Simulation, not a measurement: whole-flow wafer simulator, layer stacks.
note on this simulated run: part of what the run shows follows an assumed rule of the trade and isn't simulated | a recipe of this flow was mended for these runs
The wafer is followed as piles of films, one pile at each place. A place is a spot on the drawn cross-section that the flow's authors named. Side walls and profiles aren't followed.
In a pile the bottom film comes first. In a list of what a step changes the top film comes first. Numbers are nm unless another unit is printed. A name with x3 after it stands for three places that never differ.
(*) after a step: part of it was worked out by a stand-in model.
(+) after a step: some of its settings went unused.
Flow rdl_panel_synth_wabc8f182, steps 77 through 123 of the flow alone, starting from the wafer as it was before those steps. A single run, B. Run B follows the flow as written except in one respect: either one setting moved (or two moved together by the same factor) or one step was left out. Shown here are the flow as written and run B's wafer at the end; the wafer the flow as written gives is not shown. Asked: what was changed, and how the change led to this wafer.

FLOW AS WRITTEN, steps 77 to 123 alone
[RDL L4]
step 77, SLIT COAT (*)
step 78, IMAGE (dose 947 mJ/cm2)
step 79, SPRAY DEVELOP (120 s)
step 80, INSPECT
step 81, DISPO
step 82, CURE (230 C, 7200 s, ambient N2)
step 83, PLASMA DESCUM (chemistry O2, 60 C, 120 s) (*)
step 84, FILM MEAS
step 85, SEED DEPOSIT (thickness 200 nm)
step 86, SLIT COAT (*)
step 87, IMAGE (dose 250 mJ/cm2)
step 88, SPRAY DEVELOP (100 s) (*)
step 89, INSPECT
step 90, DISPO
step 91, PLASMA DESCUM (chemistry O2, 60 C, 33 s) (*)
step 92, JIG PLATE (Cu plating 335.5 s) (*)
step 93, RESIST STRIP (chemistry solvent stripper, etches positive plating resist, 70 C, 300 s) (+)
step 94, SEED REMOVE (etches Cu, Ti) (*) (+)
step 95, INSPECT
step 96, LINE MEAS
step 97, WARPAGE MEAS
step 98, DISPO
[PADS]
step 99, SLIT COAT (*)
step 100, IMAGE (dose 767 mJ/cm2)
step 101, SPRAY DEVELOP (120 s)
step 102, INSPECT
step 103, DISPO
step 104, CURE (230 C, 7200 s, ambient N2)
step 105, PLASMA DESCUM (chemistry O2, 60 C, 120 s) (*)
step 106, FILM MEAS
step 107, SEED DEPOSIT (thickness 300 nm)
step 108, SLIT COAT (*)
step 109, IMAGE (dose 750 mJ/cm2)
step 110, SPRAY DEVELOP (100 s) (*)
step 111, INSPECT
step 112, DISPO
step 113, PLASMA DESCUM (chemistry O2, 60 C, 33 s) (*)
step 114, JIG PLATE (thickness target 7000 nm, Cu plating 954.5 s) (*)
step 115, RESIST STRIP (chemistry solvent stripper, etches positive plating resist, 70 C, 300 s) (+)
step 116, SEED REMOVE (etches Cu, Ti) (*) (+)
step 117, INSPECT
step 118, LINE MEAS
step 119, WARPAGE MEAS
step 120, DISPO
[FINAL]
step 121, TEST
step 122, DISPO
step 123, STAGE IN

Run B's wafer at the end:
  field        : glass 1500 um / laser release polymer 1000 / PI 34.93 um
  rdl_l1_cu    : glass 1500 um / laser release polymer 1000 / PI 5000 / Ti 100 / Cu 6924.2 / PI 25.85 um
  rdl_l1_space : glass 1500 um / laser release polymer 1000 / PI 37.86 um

Cause: step 92, JIG PLATE: Cu plating 308.7 s was run, though the flow has Cu plating 335.5 s.

Step by step, how the change led to this:
  step 92, JIG PLATE (Cu plating 335.5 s) (*)
      rdl_l4_cu, rdl_l4_land, rdl_l4_via, pads_land, pads_via: Cu gains 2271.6 (it would be, as written: Cu gains 2468.8)
  step 99, SLIT COAT (*)
      rdl_l4_space: PI gains 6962 (it would be, as written: PI gains 7219.4)
      rdl_l4_land: PI gains 4317.5 (new film) (it would be, as written: PI gains 4480.6 (new film))
      (as well as at 2 more places)
  step 108, SLIT COAT (*)
      rdl_l4_cu, rdl_l4_space: ILINE-POS-THICK-GRADE-A gains 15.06 um (new film) (it would be, as written: ILINE-POS-THICK-GRADE-A gains 15.12 um (new film))
      rdl_l4_land: ILINE-POS-THICK-GRADE-A gains 14.93 um (new film) (it would be, as written: ILINE-POS-THICK-GRADE-A gains 14.89 um (new film))
      (as well as at 5 more places)
  step 110, SPRAY DEVELOP (100 s) (*)
      pads_cu: ILINE-POS-THICK-GRADE-A loses 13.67 um (all of it) (it would be, as written: ILINE-POS-THICK-GRADE-A loses 13.68 um (all of it))
      pads_land: ILINE-POS-THICK-GRADE-A loses 13.13 um (all of it) (it would be, as written: ILINE-POS-THICK-GRADE-A loses 13.11 um (all of it))
      (as well as at 1 more place)
  step 115, RESIST STRIP (chemistry solvent stripper, etches positive plating resist, 70 C, 300 s) (+)
      rdl_l4_cu, rdl_l4_space: ILINE-POS-THICK-GRADE-A loses 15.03 um (all of it) (it would be, as written: ILINE-POS-THICK-GRADE-A loses 15.09 um (all of it))
      rdl_l4_land: ILINE-POS-THICK-GRADE-A loses 14.9 um (all of it) (it would be, as written: ILINE-POS-THICK-GRADE-A loses 14.86 um (all of it))
      (as well as at 2 more places)
